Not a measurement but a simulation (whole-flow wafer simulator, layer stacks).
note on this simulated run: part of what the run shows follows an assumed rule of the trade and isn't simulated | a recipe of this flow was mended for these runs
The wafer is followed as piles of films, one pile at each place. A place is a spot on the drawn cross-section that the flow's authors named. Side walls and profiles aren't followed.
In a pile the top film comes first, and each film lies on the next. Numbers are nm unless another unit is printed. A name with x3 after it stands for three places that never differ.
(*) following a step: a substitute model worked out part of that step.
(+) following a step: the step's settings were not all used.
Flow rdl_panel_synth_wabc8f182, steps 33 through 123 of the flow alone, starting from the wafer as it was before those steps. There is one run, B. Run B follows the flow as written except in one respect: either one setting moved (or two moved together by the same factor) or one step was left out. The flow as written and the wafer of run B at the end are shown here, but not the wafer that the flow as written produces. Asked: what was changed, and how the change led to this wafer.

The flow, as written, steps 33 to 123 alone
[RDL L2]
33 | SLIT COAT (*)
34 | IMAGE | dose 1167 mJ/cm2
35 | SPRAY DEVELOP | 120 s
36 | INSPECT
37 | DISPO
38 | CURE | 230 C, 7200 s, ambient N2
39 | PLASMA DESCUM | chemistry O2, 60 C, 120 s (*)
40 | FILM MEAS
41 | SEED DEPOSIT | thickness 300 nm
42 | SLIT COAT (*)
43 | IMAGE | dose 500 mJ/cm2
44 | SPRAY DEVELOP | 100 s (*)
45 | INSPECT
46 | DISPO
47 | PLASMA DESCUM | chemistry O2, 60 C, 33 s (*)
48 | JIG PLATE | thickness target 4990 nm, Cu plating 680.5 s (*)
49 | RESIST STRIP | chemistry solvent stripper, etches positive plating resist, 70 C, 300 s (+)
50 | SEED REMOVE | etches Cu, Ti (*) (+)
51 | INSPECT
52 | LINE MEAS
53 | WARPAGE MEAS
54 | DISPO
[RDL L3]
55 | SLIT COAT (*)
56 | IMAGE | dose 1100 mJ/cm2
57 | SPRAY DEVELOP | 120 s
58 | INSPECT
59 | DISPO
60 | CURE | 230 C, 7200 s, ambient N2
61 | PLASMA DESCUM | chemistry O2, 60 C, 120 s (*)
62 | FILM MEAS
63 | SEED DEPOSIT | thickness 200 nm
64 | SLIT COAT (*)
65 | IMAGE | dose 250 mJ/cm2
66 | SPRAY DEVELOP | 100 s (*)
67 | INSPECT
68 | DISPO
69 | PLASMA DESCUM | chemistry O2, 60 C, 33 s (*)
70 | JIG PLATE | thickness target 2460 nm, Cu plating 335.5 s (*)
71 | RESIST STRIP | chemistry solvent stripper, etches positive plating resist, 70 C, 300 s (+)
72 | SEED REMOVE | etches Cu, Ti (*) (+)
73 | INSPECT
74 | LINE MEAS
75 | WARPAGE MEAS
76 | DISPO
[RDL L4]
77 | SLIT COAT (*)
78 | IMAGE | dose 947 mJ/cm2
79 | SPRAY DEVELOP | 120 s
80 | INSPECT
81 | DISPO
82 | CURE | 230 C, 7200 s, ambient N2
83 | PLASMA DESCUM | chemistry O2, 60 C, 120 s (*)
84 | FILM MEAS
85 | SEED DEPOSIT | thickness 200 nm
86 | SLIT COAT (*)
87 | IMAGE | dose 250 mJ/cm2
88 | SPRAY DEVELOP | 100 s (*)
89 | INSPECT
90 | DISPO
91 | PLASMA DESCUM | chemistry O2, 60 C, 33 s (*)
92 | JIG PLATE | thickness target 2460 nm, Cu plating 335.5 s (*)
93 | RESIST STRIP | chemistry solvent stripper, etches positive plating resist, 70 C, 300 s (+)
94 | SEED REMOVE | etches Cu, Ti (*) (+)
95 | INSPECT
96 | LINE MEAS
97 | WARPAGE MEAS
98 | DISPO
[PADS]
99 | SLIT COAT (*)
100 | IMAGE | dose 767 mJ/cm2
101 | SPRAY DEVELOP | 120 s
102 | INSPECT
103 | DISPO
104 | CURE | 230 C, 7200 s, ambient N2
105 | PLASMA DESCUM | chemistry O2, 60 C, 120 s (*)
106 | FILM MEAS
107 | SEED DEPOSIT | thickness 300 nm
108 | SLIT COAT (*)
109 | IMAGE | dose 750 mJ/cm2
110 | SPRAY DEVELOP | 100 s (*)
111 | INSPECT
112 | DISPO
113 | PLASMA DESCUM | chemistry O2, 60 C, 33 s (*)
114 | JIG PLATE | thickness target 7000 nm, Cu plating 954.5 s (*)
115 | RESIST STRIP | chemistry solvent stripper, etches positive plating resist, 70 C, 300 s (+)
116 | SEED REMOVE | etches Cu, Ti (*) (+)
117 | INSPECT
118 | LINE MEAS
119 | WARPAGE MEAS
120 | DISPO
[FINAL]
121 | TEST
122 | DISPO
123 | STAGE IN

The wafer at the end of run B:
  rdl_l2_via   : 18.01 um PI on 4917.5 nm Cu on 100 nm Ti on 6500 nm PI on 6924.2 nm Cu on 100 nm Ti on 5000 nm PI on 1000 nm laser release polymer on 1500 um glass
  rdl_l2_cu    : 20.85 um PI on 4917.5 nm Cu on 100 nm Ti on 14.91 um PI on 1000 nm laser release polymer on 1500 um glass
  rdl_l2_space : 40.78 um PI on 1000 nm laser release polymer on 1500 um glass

Cause: step 35, SPRAY DEVELOP: 120 s, was omitted.

The path from the change to this, step by step:
  42 | SLIT COAT (*)
      rdl_l2_via: ILINE-POS-THICK-GRADE-A gains 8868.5 (new film) (as written it would have been: ILINE-POS-THICK-GRADE-A gains 12.5 um (new film))
      rdl_l2_cu, rdl_l2_space: ILINE-POS-THICK-GRADE-A gains 10.93 um (new film) (as written it would have been: ILINE-POS-THICK-GRADE-A gains 10.13 um (new film))
      (and at 2 other places as well)
  44 | SPRAY DEVELOP | 100 s (*)
      rdl_l2_via: ILINE-POS-THICK-GRADE-A loses 8868.5 (all of it) (as written it would have been: ILINE-POS-THICK-GRADE-A loses 12.5 um (all of it))
      rdl_l2_cu: ILINE-POS-THICK-GRADE-A loses 10.93 um (all of it) (as written it would have been: ILINE-POS-THICK-GRADE-A loses 10.13 um (all of it))
      (and at 1 other place as well)
  49 | RESIST STRIP | chemistry solvent stripper, etches positive plating resist, 70 C, 300 s (+)
      rdl_l2_space: ILINE-POS-THICK-GRADE-A loses 10.9 um (all of it) (as written it would have been: ILINE-POS-THICK-GRADE-A loses 10.1 um (all of it))
      rdl_l1_rim: ILINE-POS-THICK-GRADE-A loses 9357.3 (all of it) (as written it would have been: ILINE-POS-THICK-GRADE-A loses 8208.7 (all of it))
  55 | SLIT COAT (*)
      rdl_l2_via: PI gains 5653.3 (new film) (as written it would have been: PI gains 10.74 um (new film))
      rdl_l2_cu: PI gains 6171.9 (new film) (as written it would have been: PI gains 5919.4 (new film))
      (and at 3 other places as well)
  64 | SLIT COAT (*)
      rdl_l2_cu: ILINE-POS-THICK-GRADE-A gains 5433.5 (new film) (as written it would have been: ILINE-POS-THICK-GRADE-A gains 5291.3 (new film))
      rdl_l2_space: ILINE-POS-THICK-GRADE-A gains 5770.5 (new film) (as written it would have been: ILINE-POS-THICK-GRADE-A gains 5624.6 (new film))
      (and at 3 other places as well)
  71 | RESIST STRIP | chemistry solvent stripper, etches positive plating resist, 70 C, 300 s (+)
      rdl_l2_cu: ILINE-POS-THICK-GRADE-A loses 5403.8 (all of it) (as written it would have been: ILINE-POS-THICK-GRADE-A loses 5261.6 (all of it))
      rdl_l2_space: ILINE-POS-THICK-GRADE-A loses 5740.8 (all of it) (as written it would have been: ILINE-POS-THICK-GRADE-A loses 5594.9 (all of it))
      (and at 3 other places as well)
  77 | SLIT COAT (*)
      rdl_l2_land: PI gains 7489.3 (as written it would have been: PI gains 7209.8)
      rdl_l2_via: PI gains 6942 (as written it would have been: PI gains 7515)
  86 | SLIT COAT (*)
      rdl_l2_via: ILINE-POS-THICK-GRADE-A gains 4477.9 (new film) (as written it would have been: ILINE-POS-THICK-GRADE-A gains 4655.1 (new film))
  93 | RESIST STRIP | chemistry solvent stripper, etches positive plating resist, 70 C, 300 s (+)
      rdl_l2_via: ILINE-POS-THICK-GRADE-A loses 4448.2 (all of it) (as written it would have been: ILINE-POS-THICK-GRADE-A loses 4625.4 (all of it))
  99 | SLIT COAT (*)
      rdl_l2_via: PI gains 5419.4 (as written it would have been: PI gains 5584.8)
  108 | SLIT COAT (*)
      rdl_l2_cu, rdl_l2_space: ILINE-POS-THICK-GRADE-A gains 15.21 um (new film) (as written it would have been: ILINE-POS-THICK-GRADE-A gains 15.16 um (new film))
      rdl_l1_rim: ILINE-POS-THICK-GRADE-A gains 15 um (new film) (as written it would have been: ILINE-POS-THICK-GRADE-A gains 14.98 um (new film))
      (and at 2 other places as well)
  115 | RESIST STRIP | chemistry solvent stripper, etches positive plating resist, 70 C, 300 s (+)
      rdl_l2_cu, rdl_l2_space: ILINE-POS-THICK-GRADE-A loses 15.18 um (all of it) (as written it would have been: ILINE-POS-THICK-GRADE-A loses 15.13 um (all of it))
      rdl_l1_rim: ILINE-POS-THICK-GRADE-A loses 14.97 um (all of it) (as written it would have been: ILINE-POS-THICK-GRADE-A loses 14.95 um (all of it))
      (and at 2 other places as well)
Taking metal films that touch as one body, rdl_l2_via has 2 bodies (between them, from the top down: PI 6500); the flow as written gives 1 body.
